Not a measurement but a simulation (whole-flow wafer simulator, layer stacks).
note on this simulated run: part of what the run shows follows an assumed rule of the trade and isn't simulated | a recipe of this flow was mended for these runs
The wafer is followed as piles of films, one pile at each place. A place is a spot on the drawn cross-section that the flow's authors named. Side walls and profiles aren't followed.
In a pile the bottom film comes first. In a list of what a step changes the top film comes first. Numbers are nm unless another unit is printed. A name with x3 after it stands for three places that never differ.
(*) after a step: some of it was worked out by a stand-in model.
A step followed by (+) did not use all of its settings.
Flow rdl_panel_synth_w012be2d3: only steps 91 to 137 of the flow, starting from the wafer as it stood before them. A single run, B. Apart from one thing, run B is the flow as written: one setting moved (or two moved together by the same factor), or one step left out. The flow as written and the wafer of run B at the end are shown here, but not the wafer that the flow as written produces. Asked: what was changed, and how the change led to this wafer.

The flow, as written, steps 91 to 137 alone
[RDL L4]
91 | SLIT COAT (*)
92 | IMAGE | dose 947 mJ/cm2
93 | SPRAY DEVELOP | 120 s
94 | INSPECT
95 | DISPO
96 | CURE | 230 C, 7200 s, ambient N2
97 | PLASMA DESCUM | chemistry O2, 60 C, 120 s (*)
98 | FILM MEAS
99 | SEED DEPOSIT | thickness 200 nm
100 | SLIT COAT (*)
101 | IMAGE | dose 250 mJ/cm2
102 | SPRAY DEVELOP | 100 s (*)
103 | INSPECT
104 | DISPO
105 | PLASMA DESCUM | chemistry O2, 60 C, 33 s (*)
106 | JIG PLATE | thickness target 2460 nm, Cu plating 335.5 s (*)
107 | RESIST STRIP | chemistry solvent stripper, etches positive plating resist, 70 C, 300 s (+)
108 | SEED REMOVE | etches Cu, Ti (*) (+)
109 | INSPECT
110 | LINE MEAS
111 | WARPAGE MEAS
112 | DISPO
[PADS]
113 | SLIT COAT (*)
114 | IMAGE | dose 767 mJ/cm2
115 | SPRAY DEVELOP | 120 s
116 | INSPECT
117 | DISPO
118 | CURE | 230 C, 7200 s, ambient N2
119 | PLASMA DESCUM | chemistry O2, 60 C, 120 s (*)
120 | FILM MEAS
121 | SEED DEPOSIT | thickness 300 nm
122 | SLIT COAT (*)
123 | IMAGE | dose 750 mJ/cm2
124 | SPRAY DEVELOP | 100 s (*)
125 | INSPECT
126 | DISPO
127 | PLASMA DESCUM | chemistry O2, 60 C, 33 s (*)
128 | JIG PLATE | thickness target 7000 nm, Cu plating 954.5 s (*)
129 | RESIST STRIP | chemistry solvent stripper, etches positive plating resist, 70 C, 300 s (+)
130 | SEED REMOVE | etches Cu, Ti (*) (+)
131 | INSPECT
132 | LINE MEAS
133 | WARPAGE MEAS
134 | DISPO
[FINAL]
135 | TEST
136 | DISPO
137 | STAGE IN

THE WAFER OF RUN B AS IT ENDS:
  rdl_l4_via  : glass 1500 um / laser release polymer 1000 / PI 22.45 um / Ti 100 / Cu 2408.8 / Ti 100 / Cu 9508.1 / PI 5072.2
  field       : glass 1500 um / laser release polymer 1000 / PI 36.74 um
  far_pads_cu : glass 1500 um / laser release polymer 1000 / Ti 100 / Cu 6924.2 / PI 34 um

The reason: step 106, JIG PLATE: Cu plating 436.2 s was run, whereas the flow has Cu plating 335.5 s.

How this came from the change, step by step:
  106 | JIG PLATE | thickness target 2460 nm, Cu plating 335.5 s (*)
      rdl_l4_cu, rdl_l4_land, pads_land, pads_via: Cu gains 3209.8 (as written it would have been: Cu gains 2468.8)
      rdl_l4_via: Cu gains 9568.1 (as written it would have been: Cu gains 2468.8)
  113 | SLIT COAT (*)
      rdl_l4_via: PI gains 5072.2 (new film) (as written it would have been: PI gains 10.89 um (new film))
      field: PI gains 6176.8 (as written it would have been: PI gains 5893.8)
      (as well as at 20 more places)
  122 | SLIT COAT (*)
      rdl_l1_rim: ILINE-POS-THICK-GRADE-A gains 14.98 um (new film) (as written it would have been: ILINE-POS-THICK-GRADE-A gains 14.99 um (new film))
      rdl_l3_via: ILINE-POS-THICK-GRADE-A gains 14.81 um (new film) (as written it would have been: ILINE-POS-THICK-GRADE-A gains 14.8 um (new film))
      (as well as at 8 more places)
  124 | SPRAY DEVELOP | 100 s (*)
      pads_cu: ILINE-POS-THICK-GRADE-A loses 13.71 um (all of it) (as written it would have been: ILINE-POS-THICK-GRADE-A loses 13.68 um (all of it))
      pads_land: ILINE-POS-THICK-GRADE-A loses 13.05 um (all of it) (as written it would have been: ILINE-POS-THICK-GRADE-A loses 13.11 um (all of it))
      (as well as at 1 more place)
  129 | RESIST STRIP | chemistry solvent stripper, etches positive plating resist, 70 C, 300 s (+)
      rdl_l3_via: ILINE-POS-THICK-GRADE-A loses 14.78 um (all of it) (as written it would have been: ILINE-POS-THICK-GRADE-A loses 14.77 um (all of it))
      rdl_l4_cu: ILINE-POS-THICK-GRADE-A loses 15.24 um (all of it) (as written it would have been: ILINE-POS-THICK-GRADE-A loses 15.09 um (all of it))
      (as well as at 4 more places)
